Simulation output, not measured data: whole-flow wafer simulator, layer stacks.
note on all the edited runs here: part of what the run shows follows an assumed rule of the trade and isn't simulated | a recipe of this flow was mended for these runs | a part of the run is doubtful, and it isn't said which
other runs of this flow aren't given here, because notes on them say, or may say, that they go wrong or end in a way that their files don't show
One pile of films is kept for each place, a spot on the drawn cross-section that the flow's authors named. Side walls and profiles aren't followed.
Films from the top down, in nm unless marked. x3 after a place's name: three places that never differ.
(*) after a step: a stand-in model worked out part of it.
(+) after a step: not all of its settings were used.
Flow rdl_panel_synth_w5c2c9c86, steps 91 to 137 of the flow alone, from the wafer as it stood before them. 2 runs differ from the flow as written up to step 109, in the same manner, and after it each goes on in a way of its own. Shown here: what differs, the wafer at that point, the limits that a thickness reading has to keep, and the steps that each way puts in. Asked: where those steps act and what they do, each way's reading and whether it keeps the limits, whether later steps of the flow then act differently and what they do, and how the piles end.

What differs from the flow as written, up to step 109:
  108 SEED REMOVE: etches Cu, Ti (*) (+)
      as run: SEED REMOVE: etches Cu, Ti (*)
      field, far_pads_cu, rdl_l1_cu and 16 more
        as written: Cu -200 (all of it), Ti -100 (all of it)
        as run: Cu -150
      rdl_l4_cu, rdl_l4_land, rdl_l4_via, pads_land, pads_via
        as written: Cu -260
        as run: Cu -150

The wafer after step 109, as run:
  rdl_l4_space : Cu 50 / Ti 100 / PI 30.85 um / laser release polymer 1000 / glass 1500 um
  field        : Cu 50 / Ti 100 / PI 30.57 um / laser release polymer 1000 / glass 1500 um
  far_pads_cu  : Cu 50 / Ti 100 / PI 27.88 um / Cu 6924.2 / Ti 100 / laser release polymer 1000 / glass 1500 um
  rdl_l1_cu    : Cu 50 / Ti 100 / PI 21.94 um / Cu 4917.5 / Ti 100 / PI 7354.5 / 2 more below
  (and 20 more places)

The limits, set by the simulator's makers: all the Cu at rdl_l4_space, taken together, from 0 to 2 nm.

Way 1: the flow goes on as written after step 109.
  The reading after step 109: 50 nm, outside the limits.
  Later steps of the flow that act differently than as written:
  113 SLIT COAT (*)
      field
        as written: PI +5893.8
        this way: PI +5878.7 (new film)
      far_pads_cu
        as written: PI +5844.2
        this way: PI +5829.2 (new film)
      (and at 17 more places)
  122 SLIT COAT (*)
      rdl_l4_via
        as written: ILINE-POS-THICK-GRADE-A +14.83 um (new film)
        this way: ILINE-POS-THICK-GRADE-A +14.84 um (new film)
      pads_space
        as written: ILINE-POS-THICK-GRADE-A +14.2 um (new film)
        this way: ILINE-POS-THICK-GRADE-A +14.19 um (new film)
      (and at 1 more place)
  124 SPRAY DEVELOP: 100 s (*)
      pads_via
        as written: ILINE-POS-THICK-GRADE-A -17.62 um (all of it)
        this way: ILINE-POS-THICK-GRADE-A -17.63 um (all of it)
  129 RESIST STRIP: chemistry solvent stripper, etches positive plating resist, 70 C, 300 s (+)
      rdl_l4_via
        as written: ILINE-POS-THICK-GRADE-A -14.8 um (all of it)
        this way: ILINE-POS-THICK-GRADE-A -14.81 um (all of it)
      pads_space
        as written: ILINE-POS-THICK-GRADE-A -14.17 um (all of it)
        this way: ILINE-POS-THICK-GRADE-A -14.16 um (all of it)
  At the end the piles differ from the flow's by more than 2% or 0.5 nm, whichever is larger, at field, far_pads_cu, rdl_l1_cu and 21 more.
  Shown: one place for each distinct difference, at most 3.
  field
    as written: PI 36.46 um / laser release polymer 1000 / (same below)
    this way: PI 5878.7 / Cu 50 / Ti 100 / PI 30.57 um / laser release polymer 1000 / (same below)
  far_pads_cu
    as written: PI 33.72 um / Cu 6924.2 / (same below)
    this way: PI 5829.2 / Cu 50 / Ti 100 / PI 27.88 um / Cu 6924.2 / (same below)
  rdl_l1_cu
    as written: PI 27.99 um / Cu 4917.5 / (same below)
    this way: PI 6040.5 / Cu 50 / Ti 100 / PI 21.94 um / Cu 4917.5 / (same below)

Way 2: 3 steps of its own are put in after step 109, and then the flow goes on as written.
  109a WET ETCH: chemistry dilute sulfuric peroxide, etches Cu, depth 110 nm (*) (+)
      field, far_pads_cu, rdl_l1_cu and 16 more
        Cu -50 (all of it)
      rdl_l4_cu, rdl_l4_land, rdl_l4_via, pads_land, pads_via
        Cu -110
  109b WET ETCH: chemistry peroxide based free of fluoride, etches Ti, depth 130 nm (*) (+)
      field, far_pads_cu, rdl_l1_cu and 16 more
        Ti -100 (all of it)
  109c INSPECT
      changes no film at any place that is followed
  The reading after step 109c: 0 nm, within the limits.
  Later steps of the flow that act differently than as written:
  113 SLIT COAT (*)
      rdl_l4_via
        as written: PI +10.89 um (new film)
        this way: PI +10.79 um (new film)
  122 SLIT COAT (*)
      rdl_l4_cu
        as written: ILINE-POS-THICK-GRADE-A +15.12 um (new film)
        this way: ILINE-POS-THICK-GRADE-A +15.09 um (new film)
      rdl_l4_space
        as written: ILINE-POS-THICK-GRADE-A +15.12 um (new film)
        this way: ILINE-POS-THICK-GRADE-A +15.1 um (new film)
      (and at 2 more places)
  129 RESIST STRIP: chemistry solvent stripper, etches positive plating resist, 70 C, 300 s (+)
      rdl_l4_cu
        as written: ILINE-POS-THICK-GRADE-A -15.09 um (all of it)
        this way: ILINE-POS-THICK-GRADE-A -15.06 um (all of it)
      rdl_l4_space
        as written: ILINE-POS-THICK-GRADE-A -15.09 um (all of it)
        this way: ILINE-POS-THICK-GRADE-A -15.07 um (all of it)
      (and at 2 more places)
  At the end the piles differ from the flow's only slightly at the places that both follow, by at most 2% or 0.5 nm, whichever is larger.

Within the limits: way 2. Outside them: way 1.
